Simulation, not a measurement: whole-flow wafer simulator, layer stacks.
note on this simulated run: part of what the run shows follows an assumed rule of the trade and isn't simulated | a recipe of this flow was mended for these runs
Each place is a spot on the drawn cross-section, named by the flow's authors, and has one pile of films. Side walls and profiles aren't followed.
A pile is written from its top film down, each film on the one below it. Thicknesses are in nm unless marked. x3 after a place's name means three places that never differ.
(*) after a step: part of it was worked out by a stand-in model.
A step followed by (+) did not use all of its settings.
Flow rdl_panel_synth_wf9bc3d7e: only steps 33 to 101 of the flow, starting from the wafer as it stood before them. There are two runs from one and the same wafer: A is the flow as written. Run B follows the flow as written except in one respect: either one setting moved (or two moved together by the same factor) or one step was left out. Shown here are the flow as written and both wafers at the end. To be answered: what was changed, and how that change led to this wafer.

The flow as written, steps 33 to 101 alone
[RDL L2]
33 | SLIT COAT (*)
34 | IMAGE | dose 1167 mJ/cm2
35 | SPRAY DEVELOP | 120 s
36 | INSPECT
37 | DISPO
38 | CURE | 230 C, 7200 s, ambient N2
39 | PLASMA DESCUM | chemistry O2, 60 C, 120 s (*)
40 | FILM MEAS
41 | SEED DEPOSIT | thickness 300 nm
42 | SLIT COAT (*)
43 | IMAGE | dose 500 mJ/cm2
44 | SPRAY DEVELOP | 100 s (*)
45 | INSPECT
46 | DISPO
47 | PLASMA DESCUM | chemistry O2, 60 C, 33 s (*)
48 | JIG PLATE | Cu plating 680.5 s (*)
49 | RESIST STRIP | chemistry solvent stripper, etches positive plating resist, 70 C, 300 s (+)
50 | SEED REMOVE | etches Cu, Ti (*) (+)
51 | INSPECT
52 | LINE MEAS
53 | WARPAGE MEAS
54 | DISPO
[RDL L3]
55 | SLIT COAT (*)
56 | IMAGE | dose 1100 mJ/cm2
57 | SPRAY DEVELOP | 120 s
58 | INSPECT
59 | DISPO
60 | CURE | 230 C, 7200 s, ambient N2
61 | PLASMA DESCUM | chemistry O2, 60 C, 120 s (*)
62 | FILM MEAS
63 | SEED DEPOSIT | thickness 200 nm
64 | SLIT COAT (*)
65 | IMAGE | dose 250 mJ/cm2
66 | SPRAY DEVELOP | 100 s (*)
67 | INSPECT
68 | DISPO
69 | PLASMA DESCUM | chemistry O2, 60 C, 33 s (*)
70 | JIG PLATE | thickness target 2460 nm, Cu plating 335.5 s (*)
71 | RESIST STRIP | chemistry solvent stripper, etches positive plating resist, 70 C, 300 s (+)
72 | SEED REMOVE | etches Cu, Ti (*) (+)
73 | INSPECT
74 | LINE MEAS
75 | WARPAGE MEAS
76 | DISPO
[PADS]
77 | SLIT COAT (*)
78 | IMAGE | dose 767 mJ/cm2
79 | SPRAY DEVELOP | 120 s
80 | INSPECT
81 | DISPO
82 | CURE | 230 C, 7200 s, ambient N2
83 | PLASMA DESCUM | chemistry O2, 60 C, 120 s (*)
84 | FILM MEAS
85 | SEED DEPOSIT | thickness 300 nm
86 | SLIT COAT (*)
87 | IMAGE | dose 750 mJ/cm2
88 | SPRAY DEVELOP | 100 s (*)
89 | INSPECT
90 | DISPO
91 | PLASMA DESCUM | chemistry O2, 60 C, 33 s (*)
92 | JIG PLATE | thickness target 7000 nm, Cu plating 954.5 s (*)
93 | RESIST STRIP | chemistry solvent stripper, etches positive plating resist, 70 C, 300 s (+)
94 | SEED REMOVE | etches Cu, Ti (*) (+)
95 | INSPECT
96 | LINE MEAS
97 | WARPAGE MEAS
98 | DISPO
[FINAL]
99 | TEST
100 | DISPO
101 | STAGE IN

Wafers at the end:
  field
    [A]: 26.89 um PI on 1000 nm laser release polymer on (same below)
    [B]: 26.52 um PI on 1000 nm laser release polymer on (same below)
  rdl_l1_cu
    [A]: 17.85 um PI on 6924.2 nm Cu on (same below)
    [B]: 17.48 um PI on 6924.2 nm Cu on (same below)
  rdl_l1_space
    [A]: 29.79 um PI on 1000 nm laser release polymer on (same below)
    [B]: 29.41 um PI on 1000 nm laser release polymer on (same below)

What caused this: step 48, JIG PLATE: Cu plating 517.2 s was run, whereas the flow has Cu plating 680.5 s.

How this came from the change, step by step:
  48 | JIG PLATE | Cu plating 680.5 s (*)
      rdl_l2_cu, rdl_l2_land, rdl_l2_via, rdl_l2_rim, rdl_l3_land, rdl_l3_via: A +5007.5 Cu | B +3805.9 Cu
  55 | SLIT COAT (*)
      rdl_l2_space: A +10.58 um PI | B +9602.1 PI
      field, pads_cu, pads_space, pads_land, pads_via: A +7936.4 PI | B +7563.3 PI
      (also at 10 further places)
  64 | SLIT COAT (*)
      rdl_l2_space: A +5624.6 ILINE-POS-THICK-GRADE-A (new film) | B +5466.3 ILINE-POS-THICK-GRADE-A (new film)
      rdl_l1_rim: A +5077.5 ILINE-POS-THICK-GRADE-A (new film) | B +4897.2 ILINE-POS-THICK-GRADE-A (new film)
      (also at 3 further places)
  66 | SPRAY DEVELOP | 100 s (*)
      rdl_l3_land: A -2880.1 ILINE-POS-THICK-GRADE-A (all of it) | B -2956 ILINE-POS-THICK-GRADE-A (all of it)
  71 | RESIST STRIP | chemistry solvent stripper, etches positive plating resist, 70 C, 300 s (+)
      rdl_l2_space: A -5594.9 ILINE-POS-THICK-GRADE-A (all of it) | B -5436.6 ILINE-POS-THICK-GRADE-A (all of it)
      rdl_l1_rim: A -5047.8 ILINE-POS-THICK-GRADE-A (all of it) | B -4867.5 ILINE-POS-THICK-GRADE-A (all of it)
      (also at 2 further places)
  77 | SLIT COAT (*)
      rdl_l2_space: A +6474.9 PI | B +6328.3 PI
      rdl_l1_rim: A +5965.6 PI | B +5789.1 PI
      (also at 2 further places)
  86 | SLIT COAT (*)
      rdl_l2_cu: A +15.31 um ILINE-POS-THICK-GRADE-A (new film) | B +15.23 um ILINE-POS-THICK-GRADE-A (new film)
      rdl_l2_space: A +15.33 um ILINE-POS-THICK-GRADE-A (new film) | B +15.24 um ILINE-POS-THICK-GRADE-A (new film)
      (also at 8 further places)
  93 | RESIST STRIP | chemistry solvent stripper, etches positive plating resist, 70 C, 300 s (+)
      rdl_l2_cu: A -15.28 um ILINE-POS-THICK-GRADE-A (all of it) | B -15.2 um ILINE-POS-THICK-GRADE-A (all of it)
      rdl_l2_space: A -15.3 um ILINE-POS-THICK-GRADE-A (all of it) | B -15.21 um ILINE-POS-THICK-GRADE-A (all of it)
      (also at 8 further places)
